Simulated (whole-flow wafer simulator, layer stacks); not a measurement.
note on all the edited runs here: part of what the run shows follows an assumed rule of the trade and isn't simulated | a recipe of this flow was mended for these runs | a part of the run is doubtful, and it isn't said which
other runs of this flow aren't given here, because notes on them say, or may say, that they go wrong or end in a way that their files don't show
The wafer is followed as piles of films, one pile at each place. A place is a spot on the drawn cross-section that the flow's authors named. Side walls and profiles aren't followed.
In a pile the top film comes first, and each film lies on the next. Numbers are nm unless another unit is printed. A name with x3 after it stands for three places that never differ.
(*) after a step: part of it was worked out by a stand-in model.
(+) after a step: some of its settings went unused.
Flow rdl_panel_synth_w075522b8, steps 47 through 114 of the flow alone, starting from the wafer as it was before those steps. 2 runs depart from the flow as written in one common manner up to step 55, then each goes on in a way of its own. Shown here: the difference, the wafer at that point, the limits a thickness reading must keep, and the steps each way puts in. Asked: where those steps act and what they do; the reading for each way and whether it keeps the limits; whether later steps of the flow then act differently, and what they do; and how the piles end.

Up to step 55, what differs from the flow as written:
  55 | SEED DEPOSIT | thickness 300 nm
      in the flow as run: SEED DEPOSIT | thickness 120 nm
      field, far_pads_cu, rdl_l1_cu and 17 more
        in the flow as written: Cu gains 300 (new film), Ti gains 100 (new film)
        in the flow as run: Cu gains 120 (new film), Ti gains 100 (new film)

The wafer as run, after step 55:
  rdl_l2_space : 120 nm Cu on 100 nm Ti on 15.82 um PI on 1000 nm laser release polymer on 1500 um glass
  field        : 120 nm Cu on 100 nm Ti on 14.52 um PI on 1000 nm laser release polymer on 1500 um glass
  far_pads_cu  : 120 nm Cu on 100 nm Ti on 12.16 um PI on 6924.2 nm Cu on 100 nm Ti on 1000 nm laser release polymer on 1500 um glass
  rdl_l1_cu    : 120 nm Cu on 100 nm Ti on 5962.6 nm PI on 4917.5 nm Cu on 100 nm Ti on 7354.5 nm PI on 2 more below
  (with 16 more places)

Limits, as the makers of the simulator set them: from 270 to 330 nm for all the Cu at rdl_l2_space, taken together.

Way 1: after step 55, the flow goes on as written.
  The reading taken after step 55 is 120 nm, which is outside the limits.
  Steps further on in the flow that do not act as written (3 other steps are not shown; they differ only slightly, by no more than 2% or 0.5 nm, whichever is larger):
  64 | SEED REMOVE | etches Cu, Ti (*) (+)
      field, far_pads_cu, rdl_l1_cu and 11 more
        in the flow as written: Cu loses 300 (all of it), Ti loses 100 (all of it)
        going this way: Cu loses 120 (all of it), Ti loses 100 (all of it)
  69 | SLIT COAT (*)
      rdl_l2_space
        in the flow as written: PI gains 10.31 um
        going this way: PI gains 10.18 um
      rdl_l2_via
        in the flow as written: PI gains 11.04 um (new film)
        going this way: PI gains 11.02 um (new film)
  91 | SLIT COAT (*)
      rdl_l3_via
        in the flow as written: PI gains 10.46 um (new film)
        going this way: PI gains 10.48 um (new film)
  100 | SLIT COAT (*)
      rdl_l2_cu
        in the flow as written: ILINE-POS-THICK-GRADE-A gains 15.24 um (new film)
        going this way: ILINE-POS-THICK-GRADE-A gains 15.23 um (new film)
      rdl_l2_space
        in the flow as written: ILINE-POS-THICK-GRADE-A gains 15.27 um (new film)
        going this way: ILINE-POS-THICK-GRADE-A gains 15.26 um (new film)
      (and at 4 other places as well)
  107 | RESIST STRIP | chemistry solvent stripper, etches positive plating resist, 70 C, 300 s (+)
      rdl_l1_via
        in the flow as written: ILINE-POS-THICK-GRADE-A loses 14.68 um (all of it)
        going this way: ILINE-POS-THICK-GRADE-A loses 14.67 um (all of it)
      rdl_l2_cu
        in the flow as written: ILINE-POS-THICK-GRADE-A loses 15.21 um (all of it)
        going this way: ILINE-POS-THICK-GRADE-A loses 15.2 um (all of it)
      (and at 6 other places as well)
  At rdl_l2_cu, rdl_l2_land, rdl_l2_via, rdl_l2_rim, rdl_l3_land, rdl_l3_via, the piles at the end differ from the flow's by more than 2% or 0.5 nm, whichever is larger.
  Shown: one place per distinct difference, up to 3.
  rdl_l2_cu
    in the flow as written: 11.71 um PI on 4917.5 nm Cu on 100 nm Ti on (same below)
    going this way: 11.75 um PI on 4737.5 nm Cu on 100 nm Ti on (same below)
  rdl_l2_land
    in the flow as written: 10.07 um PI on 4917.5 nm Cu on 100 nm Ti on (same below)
    going this way: 10.08 um PI on 4737.5 nm Cu on 100 nm Ti on (same below)
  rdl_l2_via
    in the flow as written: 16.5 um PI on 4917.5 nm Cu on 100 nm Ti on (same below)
    going this way: 16.51 um PI on 4737.5 nm Cu on 100 nm Ti on (same below)

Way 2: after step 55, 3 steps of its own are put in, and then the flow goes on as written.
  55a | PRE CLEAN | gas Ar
      does not change any film at any place that is followed
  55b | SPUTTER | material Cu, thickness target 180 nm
      field, far_pads_cu, rdl_l1_cu and 17 more
        Cu gains 180
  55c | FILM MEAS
      does not change any film at any place that is followed
  The reading taken after step 55c is 300 nm, which is within the limits.
  Later steps of the flow that are run all act as written at every place that is followed.
  The piles end the same as the flow's at every place that both follow.

Inside the limits: way 2. Outside the limits: way 1.
